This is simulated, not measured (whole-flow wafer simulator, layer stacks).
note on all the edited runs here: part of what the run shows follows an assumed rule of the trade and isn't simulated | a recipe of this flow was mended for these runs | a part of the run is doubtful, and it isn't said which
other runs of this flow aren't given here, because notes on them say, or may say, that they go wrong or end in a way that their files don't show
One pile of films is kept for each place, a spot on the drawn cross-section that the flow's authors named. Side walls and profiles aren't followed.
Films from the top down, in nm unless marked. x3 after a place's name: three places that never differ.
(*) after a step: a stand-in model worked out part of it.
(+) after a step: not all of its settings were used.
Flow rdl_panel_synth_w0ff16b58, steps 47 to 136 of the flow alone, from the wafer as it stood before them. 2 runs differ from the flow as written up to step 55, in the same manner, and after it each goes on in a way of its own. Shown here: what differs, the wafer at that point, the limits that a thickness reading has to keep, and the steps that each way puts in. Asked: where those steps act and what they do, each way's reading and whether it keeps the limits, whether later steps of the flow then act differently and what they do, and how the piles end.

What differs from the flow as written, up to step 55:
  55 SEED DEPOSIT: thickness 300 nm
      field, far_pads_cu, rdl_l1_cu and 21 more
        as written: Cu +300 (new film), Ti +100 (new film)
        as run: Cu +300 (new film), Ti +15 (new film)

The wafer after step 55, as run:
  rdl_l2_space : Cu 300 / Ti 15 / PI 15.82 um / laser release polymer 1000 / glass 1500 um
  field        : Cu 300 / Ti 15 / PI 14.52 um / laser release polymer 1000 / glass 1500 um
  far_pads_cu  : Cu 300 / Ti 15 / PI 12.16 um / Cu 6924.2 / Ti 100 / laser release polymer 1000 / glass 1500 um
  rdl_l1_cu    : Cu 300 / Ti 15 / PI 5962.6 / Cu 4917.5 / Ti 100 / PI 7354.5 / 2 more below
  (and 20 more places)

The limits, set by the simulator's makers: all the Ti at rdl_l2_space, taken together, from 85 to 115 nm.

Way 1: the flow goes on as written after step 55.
  The reading after step 55: 15 nm, outside the limits.
  Later steps of the flow that act differently than as written (6 more steps differ only slightly, by at most 2% or 0.5 nm, whichever is larger, and aren't shown):
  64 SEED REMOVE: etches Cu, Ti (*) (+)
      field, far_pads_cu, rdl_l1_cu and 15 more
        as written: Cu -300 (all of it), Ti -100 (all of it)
        this way: Cu -300 (all of it), Ti -15 (all of it)
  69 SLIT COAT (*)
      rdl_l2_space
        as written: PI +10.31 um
        this way: PI +10.25 um
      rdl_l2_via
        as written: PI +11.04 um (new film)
        this way: PI +11.03 um (new film)
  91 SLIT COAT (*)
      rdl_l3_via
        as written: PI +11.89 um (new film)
        this way: PI +11.9 um (new film)
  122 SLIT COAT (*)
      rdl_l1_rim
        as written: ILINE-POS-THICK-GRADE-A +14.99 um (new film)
        this way: ILINE-POS-THICK-GRADE-A +14.98 um (new film)
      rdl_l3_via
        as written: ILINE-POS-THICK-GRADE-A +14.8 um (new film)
        this way: ILINE-POS-THICK-GRADE-A +14.81 um (new film)
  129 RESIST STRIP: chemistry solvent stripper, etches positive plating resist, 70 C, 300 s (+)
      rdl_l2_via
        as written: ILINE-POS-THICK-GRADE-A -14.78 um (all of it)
        this way: ILINE-POS-THICK-GRADE-A -14.79 um (all of it)
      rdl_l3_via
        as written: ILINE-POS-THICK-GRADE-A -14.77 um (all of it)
        this way: ILINE-POS-THICK-GRADE-A -14.78 um (all of it)
  At the end the piles differ from the flow's by more than 2% or 0.5 nm, whichever is larger, at rdl_l2_cu, rdl_l2_land, rdl_l2_via, rdl_l2_rim, rdl_l3_land, rdl_l3_via.
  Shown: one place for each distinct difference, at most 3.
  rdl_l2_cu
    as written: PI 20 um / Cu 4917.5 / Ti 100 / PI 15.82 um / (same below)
    this way: PI 20.02 um / Cu 4917.5 / Ti 15 / PI 15.82 um / (same below)
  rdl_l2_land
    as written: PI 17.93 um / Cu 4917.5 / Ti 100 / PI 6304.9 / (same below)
    this way: PI 17.94 um / Cu 4917.5 / Ti 15 / PI 6304.9 / (same below)
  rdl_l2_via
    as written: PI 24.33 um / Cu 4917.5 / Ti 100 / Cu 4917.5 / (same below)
    this way: PI 24.34 um / Cu 4917.5 / Ti 15 / Cu 4917.5 / (same below)

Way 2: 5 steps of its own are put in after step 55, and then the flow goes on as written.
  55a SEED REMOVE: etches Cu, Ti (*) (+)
      field, far_pads_cu, rdl_l1_cu and 21 more
        Cu -300 (all of it), Ti -15 (all of it)
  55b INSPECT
      changes no film at any place that is followed
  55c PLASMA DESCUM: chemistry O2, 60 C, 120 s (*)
      changes no film at any place that is followed
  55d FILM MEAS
      changes no film at any place that is followed
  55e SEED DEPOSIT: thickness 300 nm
      field, far_pads_cu, rdl_l1_cu and 21 more
        Cu +300 (new film), Ti +100 (new film)
  The reading after step 55e: 100 nm, within the limits.
  No later step of the flow acts differently than as written at any place that is followed.
  At the end the piles are the same as the flow's at every place that both follow.

Within the limits: way 2. Outside them: way 1.
